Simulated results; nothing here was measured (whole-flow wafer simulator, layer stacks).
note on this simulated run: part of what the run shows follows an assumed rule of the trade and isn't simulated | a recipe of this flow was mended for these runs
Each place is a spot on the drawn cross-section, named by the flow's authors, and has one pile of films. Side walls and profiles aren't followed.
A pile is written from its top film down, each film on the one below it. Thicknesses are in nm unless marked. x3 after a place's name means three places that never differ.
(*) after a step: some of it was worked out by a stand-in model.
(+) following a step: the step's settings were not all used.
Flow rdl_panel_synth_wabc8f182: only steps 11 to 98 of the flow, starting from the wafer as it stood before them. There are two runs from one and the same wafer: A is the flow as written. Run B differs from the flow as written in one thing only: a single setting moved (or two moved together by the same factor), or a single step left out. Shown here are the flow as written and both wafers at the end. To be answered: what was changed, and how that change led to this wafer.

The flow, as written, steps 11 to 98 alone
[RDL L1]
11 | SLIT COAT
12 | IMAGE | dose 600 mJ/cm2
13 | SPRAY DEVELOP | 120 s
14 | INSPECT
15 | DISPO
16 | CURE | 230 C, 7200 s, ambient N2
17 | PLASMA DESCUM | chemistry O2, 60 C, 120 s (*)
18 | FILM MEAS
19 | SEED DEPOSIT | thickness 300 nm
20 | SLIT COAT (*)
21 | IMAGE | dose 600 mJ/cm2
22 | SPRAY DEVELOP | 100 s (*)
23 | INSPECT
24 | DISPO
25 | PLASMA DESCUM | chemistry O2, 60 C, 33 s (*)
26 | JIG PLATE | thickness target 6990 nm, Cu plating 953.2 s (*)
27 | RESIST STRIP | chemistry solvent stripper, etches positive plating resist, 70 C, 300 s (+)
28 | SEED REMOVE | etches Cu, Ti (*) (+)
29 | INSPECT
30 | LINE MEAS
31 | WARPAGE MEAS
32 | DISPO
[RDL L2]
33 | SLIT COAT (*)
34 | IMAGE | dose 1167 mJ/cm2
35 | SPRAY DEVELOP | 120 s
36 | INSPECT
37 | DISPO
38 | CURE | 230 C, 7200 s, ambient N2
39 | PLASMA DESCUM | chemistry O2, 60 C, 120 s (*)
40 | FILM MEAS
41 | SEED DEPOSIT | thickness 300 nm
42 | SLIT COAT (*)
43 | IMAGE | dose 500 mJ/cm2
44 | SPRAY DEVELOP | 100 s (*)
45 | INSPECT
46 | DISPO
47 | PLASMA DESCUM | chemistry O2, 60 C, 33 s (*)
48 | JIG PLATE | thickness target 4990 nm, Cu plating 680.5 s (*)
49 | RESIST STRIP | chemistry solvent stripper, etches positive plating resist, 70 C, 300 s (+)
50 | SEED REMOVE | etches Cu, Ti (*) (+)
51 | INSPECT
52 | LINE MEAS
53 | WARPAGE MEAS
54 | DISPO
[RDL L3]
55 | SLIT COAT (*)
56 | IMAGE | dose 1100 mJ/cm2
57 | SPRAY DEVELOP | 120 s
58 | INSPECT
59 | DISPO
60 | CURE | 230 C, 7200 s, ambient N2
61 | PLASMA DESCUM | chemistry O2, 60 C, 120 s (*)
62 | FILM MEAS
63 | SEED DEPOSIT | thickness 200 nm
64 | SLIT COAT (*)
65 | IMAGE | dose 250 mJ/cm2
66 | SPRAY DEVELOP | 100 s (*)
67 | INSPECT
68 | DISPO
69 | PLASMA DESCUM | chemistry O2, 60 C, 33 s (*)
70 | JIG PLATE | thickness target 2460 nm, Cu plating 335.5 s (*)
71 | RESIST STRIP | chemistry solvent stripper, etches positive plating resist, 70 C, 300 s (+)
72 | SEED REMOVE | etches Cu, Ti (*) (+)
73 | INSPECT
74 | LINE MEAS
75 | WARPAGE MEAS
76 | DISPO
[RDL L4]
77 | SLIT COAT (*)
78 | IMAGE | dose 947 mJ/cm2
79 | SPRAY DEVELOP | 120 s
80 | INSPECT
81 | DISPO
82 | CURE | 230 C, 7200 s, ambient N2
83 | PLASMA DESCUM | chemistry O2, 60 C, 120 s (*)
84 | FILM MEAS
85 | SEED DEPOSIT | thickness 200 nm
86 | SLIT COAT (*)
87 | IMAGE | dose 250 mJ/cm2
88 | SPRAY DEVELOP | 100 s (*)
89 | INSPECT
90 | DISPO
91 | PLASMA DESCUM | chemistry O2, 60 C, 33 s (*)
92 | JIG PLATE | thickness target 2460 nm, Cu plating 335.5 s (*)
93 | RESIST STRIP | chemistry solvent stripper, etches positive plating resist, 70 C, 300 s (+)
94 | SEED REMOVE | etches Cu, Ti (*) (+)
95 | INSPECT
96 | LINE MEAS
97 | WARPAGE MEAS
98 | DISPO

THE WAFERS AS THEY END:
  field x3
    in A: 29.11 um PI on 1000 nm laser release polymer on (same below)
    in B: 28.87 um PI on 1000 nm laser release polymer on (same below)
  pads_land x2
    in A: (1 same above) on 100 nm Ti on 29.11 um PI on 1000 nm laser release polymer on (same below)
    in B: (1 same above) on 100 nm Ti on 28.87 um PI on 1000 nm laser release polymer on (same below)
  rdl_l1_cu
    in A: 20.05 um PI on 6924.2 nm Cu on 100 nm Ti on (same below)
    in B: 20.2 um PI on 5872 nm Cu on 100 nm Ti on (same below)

What caused this: step 26, JIG PLATE: Cu plating 810.2 s was run, whereas the flow has Cu plating 953.2 s.

How this came from the change, step by step:
  26 | JIG PLATE | thickness target 6990 nm, Cu plating 953.2 s (*)
      rdl_l1_cu, rdl_l1_via, rdl_l1_rim, rdl_l2_land, rdl_l2_via: A Cu gains 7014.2 | B Cu gains 5962
  33 | SLIT COAT (*)
      rdl_l1_space: A PI gains 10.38 um | B PI gains 9662.3
      field x3, rdl_l3_cu, rdl_l3_space and 9 more: A PI gains 8062.5 | B PI gains 7818.9
      (also at 4 further places)
  42 | SLIT COAT (*)
      rdl_l2_cu, rdl_l2_space: A ILINE-POS-THICK-GRADE-A gains 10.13 um (new film) | B ILINE-POS-THICK-GRADE-A gains 10 um (new film)
      rdl_l1_space: A ILINE-POS-THICK-GRADE-A gains 10.52 um (new film) | B ILINE-POS-THICK-GRADE-A gains 10.38 um (new film)
      (also at 2 further places)
  44 | SPRAY DEVELOP | 100 s (*)
      rdl_l2_cu: A ILINE-POS-THICK-GRADE-A loses 10.13 um (all of it) | B ILINE-POS-THICK-GRADE-A loses 10 um (all of it)
      rdl_l2_via: A ILINE-POS-THICK-GRADE-A loses 12.5 um (all of it) | B ILINE-POS-THICK-GRADE-A loses 12.67 um (all of it)
  49 | RESIST STRIP | chemistry solvent stripper, etches positive plating resist, 70 C, 300 s (+)
      rdl_l2_space: A ILINE-POS-THICK-GRADE-A loses 10.1 um (all of it) | B ILINE-POS-THICK-GRADE-A loses 9972.2 (all of it)
      rdl_l1_space: A ILINE-POS-THICK-GRADE-A loses 10.49 um (all of it) | B ILINE-POS-THICK-GRADE-A loses 10.35 um (all of it)
      (also at 1 further place)
  55 | SLIT COAT (*)
      rdl_l2_space: A PI gains 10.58 um | B PI gains 10.45 um
      rdl_l2_land: A PI gains 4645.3 (new film) | B PI gains 4771.6 (new film)
      (also at 1 further place)
